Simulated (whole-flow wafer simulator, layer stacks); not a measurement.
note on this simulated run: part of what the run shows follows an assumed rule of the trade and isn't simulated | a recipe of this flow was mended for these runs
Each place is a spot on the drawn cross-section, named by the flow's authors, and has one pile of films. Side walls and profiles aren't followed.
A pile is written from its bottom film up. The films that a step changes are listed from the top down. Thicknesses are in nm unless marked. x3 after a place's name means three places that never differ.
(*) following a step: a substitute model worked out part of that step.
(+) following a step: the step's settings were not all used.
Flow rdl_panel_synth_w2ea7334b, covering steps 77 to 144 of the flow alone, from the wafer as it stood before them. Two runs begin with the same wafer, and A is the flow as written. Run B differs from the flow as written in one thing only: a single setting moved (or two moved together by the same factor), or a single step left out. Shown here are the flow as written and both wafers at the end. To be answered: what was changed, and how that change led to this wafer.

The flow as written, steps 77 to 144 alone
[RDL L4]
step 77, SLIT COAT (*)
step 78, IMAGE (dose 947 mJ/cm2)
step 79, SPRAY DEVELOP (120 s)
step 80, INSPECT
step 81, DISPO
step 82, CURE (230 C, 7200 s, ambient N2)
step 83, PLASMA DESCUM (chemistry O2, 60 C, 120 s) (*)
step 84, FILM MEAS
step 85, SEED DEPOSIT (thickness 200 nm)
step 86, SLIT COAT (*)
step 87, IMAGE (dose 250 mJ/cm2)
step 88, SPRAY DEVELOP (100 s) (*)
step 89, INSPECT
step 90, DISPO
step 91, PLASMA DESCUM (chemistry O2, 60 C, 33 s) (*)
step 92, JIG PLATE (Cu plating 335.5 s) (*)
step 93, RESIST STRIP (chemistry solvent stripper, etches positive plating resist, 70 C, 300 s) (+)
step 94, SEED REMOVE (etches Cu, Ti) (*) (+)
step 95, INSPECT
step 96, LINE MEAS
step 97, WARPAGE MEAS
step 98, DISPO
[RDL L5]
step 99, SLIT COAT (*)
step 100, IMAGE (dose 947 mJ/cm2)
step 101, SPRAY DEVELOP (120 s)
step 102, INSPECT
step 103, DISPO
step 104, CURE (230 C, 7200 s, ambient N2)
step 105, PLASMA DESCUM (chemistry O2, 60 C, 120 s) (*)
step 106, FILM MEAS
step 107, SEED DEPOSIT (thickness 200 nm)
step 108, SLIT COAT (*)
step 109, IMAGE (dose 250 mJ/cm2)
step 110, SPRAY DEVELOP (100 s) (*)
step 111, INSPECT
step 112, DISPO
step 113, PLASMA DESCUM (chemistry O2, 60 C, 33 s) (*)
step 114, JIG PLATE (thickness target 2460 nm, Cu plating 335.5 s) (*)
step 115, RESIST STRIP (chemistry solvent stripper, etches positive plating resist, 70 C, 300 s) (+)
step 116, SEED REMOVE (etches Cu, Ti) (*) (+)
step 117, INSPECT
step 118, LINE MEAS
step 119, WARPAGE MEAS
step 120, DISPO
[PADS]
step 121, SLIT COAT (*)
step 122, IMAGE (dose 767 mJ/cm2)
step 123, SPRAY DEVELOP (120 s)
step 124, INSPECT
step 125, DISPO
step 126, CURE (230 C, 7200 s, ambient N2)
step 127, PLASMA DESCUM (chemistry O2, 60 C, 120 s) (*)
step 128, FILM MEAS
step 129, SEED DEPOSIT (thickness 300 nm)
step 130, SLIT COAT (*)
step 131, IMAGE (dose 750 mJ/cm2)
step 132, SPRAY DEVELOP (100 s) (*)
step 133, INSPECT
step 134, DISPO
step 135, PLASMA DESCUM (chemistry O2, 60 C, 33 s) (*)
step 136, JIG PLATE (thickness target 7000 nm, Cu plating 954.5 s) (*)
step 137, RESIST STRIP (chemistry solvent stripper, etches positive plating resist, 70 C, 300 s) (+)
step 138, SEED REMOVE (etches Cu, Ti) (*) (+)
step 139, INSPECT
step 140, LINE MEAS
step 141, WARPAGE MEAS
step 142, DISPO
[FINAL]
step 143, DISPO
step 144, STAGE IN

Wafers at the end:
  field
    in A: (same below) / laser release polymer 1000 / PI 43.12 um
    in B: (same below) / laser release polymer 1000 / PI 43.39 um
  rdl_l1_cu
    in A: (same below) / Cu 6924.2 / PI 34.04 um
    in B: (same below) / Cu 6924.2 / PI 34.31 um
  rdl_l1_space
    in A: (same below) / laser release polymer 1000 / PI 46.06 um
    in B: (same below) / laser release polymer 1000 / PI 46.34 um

What caused this: step 92, JIG PLATE: Cu plating 389.2 s was run, whereas the flow has Cu plating 335.5 s.

How this came from the change, step by step:
  step 92, JIG PLATE (Cu plating 335.5 s) (*)
      rdl_l4_cu, rdl_l4_land, rdl_l4_via, rdl_l5_land, rdl_l5_via: A Cu gains 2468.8 | B Cu gains 2864
  step 99, SLIT COAT (*)
      field, pads_cu, pads_space, pads_land, pads_via: A PI gains 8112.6 | B PI gains 8389
      rdl_l1_cu: A PI gains 8091.4 | B PI gains 8367.5
      (as well as at 16 more places)
  step 121, SLIT COAT (*)
      rdl_l5_via: A PI gains 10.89 um (new film) | B PI gains 10.86 um (new film)
  step 130, SLIT COAT (*)
      rdl_l4_cu, rdl_l4_space: A ILINE-POS-THICK-GRADE-A gains 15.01 um (new film) | B ILINE-POS-THICK-GRADE-A gains 15.02 um (new film)
      rdl_l5_cu, rdl_l5_space: A ILINE-POS-THICK-GRADE-A gains 15.12 um (new film) | B ILINE-POS-THICK-GRADE-A gains 15.13 um (new film)
      (as well as at 4 more places)
  step 137, RESIST STRIP (chemistry solvent stripper, etches positive plating resist, 70 C, 300 s) (+)
      rdl_l2_cu, rdl_l2_space: A ILINE-POS-THICK-GRADE-A loses 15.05 um (all of it) | B ILINE-POS-THICK-GRADE-A loses 15.04 um (all of it)
      rdl_l4_cu, rdl_l4_space: A ILINE-POS-THICK-GRADE-A loses 14.98 um (all of it) | B ILINE-POS-THICK-GRADE-A loses 14.99 um (all of it)
      (as well as at 6 more places)
